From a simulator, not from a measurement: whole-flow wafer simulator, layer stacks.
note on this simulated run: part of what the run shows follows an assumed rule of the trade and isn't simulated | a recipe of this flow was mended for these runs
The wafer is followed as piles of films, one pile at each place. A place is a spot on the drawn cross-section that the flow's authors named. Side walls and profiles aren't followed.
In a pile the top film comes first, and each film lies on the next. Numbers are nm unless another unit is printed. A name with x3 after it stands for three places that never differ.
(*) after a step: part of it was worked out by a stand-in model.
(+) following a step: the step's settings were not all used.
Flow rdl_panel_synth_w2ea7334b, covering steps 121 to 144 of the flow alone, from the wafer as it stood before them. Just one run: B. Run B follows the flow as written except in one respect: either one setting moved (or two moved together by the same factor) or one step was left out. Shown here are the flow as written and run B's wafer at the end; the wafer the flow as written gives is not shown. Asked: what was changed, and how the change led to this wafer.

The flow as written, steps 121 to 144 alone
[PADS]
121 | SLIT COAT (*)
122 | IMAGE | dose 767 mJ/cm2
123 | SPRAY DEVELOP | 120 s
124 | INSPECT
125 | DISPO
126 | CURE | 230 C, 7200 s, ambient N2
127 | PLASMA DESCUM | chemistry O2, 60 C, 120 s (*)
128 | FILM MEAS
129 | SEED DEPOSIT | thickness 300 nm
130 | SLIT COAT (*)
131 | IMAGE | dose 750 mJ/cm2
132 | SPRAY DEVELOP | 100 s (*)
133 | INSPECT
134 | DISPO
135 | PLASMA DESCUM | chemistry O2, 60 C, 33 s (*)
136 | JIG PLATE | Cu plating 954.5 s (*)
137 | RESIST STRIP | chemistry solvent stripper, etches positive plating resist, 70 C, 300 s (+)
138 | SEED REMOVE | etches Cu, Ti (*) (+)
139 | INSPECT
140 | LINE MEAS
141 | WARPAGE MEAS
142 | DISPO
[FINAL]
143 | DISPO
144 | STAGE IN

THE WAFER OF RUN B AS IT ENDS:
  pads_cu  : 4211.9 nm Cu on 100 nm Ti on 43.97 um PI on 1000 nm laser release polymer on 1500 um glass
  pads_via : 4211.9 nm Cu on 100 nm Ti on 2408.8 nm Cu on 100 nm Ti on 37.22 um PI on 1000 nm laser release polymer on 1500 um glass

What caused this: step 136, JIG PLATE: Cu plating 584.6 s was run, whereas the flow has Cu plating 954.5 s.

Step by step, how the change led to this:
  136 | JIG PLATE | Cu plating 954.5 s (*)
      pads_cu, pads_land: +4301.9 Cu (in the flow as written it would be: +7023.8 Cu)
      pads_via: +4301.9 Cu (in the flow as written it would be: +8307.4 Cu)
